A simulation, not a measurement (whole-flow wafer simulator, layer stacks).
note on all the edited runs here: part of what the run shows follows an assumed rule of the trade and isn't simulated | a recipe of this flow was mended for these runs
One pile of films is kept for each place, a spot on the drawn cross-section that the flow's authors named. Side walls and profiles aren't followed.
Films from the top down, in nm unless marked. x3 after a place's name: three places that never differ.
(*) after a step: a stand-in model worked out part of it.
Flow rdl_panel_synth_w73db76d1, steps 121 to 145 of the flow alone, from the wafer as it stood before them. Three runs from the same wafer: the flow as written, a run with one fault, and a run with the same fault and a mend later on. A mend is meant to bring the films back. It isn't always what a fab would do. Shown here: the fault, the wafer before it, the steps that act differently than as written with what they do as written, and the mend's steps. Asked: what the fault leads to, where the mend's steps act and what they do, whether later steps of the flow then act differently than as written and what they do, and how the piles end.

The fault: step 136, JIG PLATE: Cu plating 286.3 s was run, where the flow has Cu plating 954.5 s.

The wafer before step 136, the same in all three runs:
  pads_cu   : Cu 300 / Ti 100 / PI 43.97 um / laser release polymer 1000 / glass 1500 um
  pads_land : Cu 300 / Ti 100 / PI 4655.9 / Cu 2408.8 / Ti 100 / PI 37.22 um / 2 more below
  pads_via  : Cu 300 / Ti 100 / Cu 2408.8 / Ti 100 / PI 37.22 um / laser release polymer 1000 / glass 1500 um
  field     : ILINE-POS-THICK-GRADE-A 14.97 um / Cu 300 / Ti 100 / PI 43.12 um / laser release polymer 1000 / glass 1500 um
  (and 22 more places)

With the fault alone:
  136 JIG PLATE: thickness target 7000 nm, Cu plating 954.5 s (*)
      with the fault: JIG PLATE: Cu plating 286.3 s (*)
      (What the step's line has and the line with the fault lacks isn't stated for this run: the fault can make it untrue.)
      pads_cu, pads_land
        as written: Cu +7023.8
        with the fault: Cu +2106.8
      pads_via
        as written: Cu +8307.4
        with the fault: Cu +2106.8
  No later step of the flow acts differently than as written at any place that is followed.
  At the end the piles differ from the flow's by more than 2% or 0.5 nm, whichever is larger, at pads_cu, pads_land, pads_via.
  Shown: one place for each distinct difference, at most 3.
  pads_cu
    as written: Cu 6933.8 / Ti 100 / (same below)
    with the fault: Cu 2016.8 / Ti 100 / (same below)
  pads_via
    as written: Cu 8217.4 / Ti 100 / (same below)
    with the fault: Cu 2016.8 / Ti 100 / (same below)

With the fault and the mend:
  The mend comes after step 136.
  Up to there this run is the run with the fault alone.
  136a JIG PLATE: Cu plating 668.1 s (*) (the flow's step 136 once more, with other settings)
      pads_cu, pads_land
        Cu +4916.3
      pads_via
        Cu +6199.3
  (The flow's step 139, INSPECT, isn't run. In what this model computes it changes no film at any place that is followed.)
  No later step of the flow acts differently than as written at any place that is followed.
  At the end the piles differ from the flow's only slightly at the places that both follow, by at most 2% or 0.5 nm, whichever is larger.
